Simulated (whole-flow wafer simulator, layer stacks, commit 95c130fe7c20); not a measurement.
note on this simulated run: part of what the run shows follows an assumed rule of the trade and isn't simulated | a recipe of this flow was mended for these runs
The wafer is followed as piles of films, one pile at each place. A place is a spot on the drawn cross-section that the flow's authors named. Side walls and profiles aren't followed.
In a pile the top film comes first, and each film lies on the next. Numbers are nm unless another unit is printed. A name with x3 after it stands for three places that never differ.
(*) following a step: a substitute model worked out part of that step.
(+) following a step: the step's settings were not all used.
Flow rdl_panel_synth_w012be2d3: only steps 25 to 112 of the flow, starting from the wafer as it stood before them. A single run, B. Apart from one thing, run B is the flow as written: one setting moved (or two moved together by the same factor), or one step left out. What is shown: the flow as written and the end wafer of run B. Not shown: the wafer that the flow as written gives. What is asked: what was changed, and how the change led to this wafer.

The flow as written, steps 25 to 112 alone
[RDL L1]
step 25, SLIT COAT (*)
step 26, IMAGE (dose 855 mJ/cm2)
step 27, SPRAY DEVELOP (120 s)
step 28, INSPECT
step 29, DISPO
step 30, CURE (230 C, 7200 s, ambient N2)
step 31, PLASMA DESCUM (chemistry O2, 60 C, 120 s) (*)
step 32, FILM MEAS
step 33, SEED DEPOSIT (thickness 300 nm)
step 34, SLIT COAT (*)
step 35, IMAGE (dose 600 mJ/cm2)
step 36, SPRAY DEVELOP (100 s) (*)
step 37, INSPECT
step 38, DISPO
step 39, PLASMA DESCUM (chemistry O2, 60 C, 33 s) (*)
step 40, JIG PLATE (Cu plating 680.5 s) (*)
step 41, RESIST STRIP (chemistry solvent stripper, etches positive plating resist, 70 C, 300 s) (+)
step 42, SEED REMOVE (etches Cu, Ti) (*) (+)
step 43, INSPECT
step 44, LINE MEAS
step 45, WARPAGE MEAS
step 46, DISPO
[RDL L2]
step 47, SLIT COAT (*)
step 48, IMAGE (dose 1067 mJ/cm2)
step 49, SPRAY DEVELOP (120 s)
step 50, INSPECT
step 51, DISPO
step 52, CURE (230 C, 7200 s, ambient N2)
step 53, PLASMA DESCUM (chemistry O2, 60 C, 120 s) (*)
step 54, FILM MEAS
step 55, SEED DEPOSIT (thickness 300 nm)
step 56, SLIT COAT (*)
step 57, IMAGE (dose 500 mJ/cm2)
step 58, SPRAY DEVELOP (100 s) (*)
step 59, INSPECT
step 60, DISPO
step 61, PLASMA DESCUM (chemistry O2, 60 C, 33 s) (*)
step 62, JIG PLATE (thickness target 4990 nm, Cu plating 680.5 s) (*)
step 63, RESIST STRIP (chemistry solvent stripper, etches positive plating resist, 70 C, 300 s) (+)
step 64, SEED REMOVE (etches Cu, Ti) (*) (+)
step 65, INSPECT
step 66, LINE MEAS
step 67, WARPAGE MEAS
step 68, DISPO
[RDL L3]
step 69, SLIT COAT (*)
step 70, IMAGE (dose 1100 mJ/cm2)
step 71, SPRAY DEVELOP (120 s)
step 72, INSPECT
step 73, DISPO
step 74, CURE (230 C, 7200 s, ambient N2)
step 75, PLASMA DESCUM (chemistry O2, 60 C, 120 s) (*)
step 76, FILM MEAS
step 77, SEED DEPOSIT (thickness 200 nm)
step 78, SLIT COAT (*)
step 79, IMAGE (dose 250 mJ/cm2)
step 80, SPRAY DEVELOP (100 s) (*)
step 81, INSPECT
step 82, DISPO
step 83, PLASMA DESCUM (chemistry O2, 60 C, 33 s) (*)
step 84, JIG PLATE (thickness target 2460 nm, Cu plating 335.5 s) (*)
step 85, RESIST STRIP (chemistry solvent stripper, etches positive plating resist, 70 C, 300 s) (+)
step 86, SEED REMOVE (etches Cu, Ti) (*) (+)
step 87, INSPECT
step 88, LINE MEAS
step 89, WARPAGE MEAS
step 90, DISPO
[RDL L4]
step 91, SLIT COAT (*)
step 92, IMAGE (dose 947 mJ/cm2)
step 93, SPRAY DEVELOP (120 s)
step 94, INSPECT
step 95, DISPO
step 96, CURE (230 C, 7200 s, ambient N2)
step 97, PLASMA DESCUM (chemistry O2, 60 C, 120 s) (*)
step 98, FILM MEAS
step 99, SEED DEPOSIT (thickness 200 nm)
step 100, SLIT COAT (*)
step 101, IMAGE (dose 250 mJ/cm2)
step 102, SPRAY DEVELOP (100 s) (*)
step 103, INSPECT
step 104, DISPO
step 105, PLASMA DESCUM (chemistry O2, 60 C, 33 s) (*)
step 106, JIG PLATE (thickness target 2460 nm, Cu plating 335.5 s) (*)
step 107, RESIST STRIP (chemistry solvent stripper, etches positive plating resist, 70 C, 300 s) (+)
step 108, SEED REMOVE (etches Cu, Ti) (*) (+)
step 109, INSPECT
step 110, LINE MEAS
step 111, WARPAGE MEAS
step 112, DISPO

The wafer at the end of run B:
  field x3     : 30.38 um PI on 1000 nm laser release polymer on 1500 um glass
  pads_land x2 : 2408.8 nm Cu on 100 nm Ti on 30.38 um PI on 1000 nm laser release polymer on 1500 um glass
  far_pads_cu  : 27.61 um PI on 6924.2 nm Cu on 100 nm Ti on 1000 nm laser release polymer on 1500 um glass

What caused this: step 40, JIG PLATE: Cu plating 571.6 s was run, whereas the flow has Cu plating 680.5 s.

Step by step, how the change led to this:
  step 40, JIG PLATE (Cu plating 680.5 s) (*)
      rdl_l1_cu, rdl_l1_land, rdl_l1_via, rdl_l1_rim, rdl_l2_land, rdl_l2_via: Cu gains 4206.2 (as written it would have been: Cu gains 5007.5)
  step 47, SLIT COAT (*)
      field x3, rdl_l3_cu, rdl_l3_space and 9 more: PI gains 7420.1 (as written it would have been: PI gains 7600.9)
      rdl_l2_cu, rdl_l2_space: PI gains 8505.4 (as written it would have been: PI gains 8899.9)
      (and at 5 other places as well)
  step 56, SLIT COAT (*)
      rdl_l1_cu: ILINE-POS-THICK-GRADE-A gains 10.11 um (new film) (as written it would have been: ILINE-POS-THICK-GRADE-A gains 10.04 um (new film))
      rdl_l1_space: ILINE-POS-THICK-GRADE-A gains 10.95 um (new film) (as written it would have been: ILINE-POS-THICK-GRADE-A gains 11.02 um (new film))
      (and at 1 other place as well)
  step 58, SPRAY DEVELOP (100 s) (*)
      rdl_l2_via: ILINE-POS-THICK-GRADE-A loses 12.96 um (all of it) (as written it would have been: ILINE-POS-THICK-GRADE-A loses 12.83 um (all of it))
  step 63, RESIST STRIP (chemistry solvent stripper, etches positive plating resist, 70 C, 300 s) (+)
      rdl_l1_cu: ILINE-POS-THICK-GRADE-A loses 10.08 um (all of it) (as written it would have been: ILINE-POS-THICK-GRADE-A loses 10.01 um (all of it))
      rdl_l1_space: ILINE-POS-THICK-GRADE-A loses 10.92 um (all of it) (as written it would have been: ILINE-POS-THICK-GRADE-A loses 10.99 um (all of it))
  step 69, SLIT COAT (*)
      rdl_l2_space: PI gains 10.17 um (as written it would have been: PI gains 10.31 um)
      rdl_l2_land: PI gains 4990 (new film) (as written it would have been: PI gains 4889.1 (new film))
      (and at 1 other place as well)
  step 91, SLIT COAT (*)
      far_pads_cu: PI gains 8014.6 (as written it would have been: PI gains 7829.7)
      rdl_l1_cu: PI gains 8332.6 (as written it would have been: PI gains 8062.8)
      (and at 3 other places as well)
  step 100, SLIT COAT (*)
      rdl_l1_cu: ILINE-POS-THICK-GRADE-A gains 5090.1 (new film) (as written it would have been: ILINE-POS-THICK-GRADE-A gains 5202.8 (new film))
      rdl_l1_space: ILINE-POS-THICK-GRADE-A gains 5088.1 (new film) (as written it would have been: ILINE-POS-THICK-GRADE-A gains 5250.1 (new film))
  step 107, RESIST STRIP (chemistry solvent stripper, etches positive plating resist, 70 C, 300 s) (+)
      rdl_l1_cu: ILINE-POS-THICK-GRADE-A loses 5060.4 (all of it) (as written it would have been: ILINE-POS-THICK-GRADE-A loses 5173.1 (all of it))
      rdl_l1_space: ILINE-POS-THICK-GRADE-A loses 5058.4 (all of it) (as written it would have been: ILINE-POS-THICK-GRADE-A loses 5220.4 (all of it))
